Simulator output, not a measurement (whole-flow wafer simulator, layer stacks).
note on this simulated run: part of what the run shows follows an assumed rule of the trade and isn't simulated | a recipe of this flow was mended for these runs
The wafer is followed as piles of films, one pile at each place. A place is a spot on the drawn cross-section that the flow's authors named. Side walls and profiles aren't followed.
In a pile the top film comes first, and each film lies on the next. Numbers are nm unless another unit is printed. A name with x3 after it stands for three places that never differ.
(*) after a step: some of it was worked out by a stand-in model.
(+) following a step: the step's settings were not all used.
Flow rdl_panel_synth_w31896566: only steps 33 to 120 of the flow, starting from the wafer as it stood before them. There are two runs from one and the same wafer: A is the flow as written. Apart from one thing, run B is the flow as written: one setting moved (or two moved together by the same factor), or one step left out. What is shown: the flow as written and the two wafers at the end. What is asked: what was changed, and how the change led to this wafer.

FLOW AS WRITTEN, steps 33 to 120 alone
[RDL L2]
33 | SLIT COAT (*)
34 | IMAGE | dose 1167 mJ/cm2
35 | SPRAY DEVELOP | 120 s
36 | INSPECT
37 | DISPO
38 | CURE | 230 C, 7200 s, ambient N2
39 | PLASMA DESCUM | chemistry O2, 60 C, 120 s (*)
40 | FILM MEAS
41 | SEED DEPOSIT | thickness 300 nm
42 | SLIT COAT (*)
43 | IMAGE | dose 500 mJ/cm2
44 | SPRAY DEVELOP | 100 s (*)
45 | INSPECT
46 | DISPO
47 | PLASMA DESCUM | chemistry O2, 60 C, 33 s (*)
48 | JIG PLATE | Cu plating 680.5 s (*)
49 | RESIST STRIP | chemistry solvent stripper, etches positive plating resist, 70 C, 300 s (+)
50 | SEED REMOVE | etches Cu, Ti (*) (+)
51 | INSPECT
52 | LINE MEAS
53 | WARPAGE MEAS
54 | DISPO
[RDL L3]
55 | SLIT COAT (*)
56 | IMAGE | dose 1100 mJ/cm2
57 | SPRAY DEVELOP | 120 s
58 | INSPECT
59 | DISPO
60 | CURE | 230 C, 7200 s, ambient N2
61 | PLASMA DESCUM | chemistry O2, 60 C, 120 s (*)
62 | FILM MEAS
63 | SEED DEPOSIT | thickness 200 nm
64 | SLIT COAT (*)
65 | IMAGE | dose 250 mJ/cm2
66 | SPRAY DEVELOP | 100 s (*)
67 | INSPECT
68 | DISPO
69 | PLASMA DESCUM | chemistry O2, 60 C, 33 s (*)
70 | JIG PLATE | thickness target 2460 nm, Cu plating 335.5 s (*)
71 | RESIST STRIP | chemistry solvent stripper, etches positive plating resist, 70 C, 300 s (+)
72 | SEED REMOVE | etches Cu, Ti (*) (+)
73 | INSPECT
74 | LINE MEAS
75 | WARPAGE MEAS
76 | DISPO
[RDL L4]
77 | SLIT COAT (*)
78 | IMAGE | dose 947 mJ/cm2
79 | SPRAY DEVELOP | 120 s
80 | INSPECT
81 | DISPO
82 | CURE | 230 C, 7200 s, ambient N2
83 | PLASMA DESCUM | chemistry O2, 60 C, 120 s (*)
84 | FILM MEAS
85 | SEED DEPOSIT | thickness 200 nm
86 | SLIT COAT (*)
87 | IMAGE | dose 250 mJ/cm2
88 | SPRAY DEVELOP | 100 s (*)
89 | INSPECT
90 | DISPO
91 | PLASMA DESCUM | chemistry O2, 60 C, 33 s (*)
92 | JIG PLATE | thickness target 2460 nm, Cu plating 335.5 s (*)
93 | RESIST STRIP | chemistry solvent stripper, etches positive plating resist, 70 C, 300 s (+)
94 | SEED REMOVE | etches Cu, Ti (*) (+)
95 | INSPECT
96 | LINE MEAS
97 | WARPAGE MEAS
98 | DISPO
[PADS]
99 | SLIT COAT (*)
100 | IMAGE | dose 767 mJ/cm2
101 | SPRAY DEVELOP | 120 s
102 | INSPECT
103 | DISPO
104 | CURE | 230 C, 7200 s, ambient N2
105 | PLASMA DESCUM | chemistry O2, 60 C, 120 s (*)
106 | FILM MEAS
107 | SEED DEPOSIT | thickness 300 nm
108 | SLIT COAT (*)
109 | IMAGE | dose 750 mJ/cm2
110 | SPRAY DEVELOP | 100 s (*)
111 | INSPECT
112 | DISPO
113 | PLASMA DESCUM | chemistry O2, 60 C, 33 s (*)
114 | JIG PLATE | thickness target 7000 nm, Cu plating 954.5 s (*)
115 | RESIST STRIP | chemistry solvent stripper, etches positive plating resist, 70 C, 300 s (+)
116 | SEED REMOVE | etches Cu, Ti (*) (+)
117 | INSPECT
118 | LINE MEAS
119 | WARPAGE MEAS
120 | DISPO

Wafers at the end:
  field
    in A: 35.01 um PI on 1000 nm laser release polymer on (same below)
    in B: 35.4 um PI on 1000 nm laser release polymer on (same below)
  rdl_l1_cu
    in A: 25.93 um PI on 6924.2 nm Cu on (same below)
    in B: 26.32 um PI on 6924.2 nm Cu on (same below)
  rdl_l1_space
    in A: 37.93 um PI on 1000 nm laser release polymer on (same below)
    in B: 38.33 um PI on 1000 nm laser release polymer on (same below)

The reason: step 48, JIG PLATE: Cu plating 843.8 s was run, while the flow as written has Cu plating 680.5 s.

How this came from the change, step by step:
  48 | JIG PLATE | Cu plating 680.5 s (*)
      rdl_l2_cu, rdl_l2_land, rdl_l2_via, rdl_l2_rim, rdl_l3_land, rdl_l3_via: A Cu gains 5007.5 | B Cu gains 6209.2
  55 | SLIT COAT (*)
      rdl_l3_cu, rdl_l3_space: A PI gains 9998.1 | B PI gains 10.95 um
      rdl_l1_rim: A PI gains 9173.5 | B PI gains 10.08 um
      (as well as at 16 more places)
  64 | SLIT COAT (*)
      rdl_l2_via: A ILINE-POS-THICK-GRADE-A gains 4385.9 (new film) | B ILINE-POS-THICK-GRADE-A gains 4244.5 (new film)
      rdl_l3_land: A ILINE-POS-THICK-GRADE-A gains 2880.1 (new film) | B ILINE-POS-THICK-GRADE-A gains 2817.5 (new film)
  66 | SPRAY DEVELOP | 100 s (*)
      rdl_l3_land: A ILINE-POS-THICK-GRADE-A loses 2880.1 (all of it) | B ILINE-POS-THICK-GRADE-A loses 2817.5 (all of it)
  71 | RESIST STRIP | chemistry solvent stripper, etches positive plating resist, 70 C, 300 s (+)
      rdl_l2_via: A ILINE-POS-THICK-GRADE-A loses 4356.2 (all of it) | B ILINE-POS-THICK-GRADE-A loses 4214.8 (all of it)
  77 | SLIT COAT (*)
      rdl_l3_land: A PI gains 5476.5 (new film) | B PI gains 5355.9 (new film)
      rdl_l3_via: A PI gains 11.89 um (new film) | B PI gains 11.73 um (new film)
  108 | SLIT COAT (*)
      rdl_l2_cu, rdl_l2_space: A ILINE-POS-THICK-GRADE-A gains 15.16 um (new film) | B ILINE-POS-THICK-GRADE-A gains 15.18 um (new film)
      rdl_l2_land: A ILINE-POS-THICK-GRADE-A gains 14.84 um (new film) | B ILINE-POS-THICK-GRADE-A gains 14.83 um (new film)
      (as well as at 5 more places)
  115 | RESIST STRIP | chemistry solvent stripper, etches positive plating resist, 70 C, 300 s (+)
      rdl_l2_cu, rdl_l2_space: A ILINE-POS-THICK-GRADE-A loses 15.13 um (all of it) | B ILINE-POS-THICK-GRADE-A loses 15.15 um (all of it)
      rdl_l2_land: A ILINE-POS-THICK-GRADE-A loses 14.81 um (all of it) | B ILINE-POS-THICK-GRADE-A loses 14.8 um (all of it)
      (as well as at 5 more places)
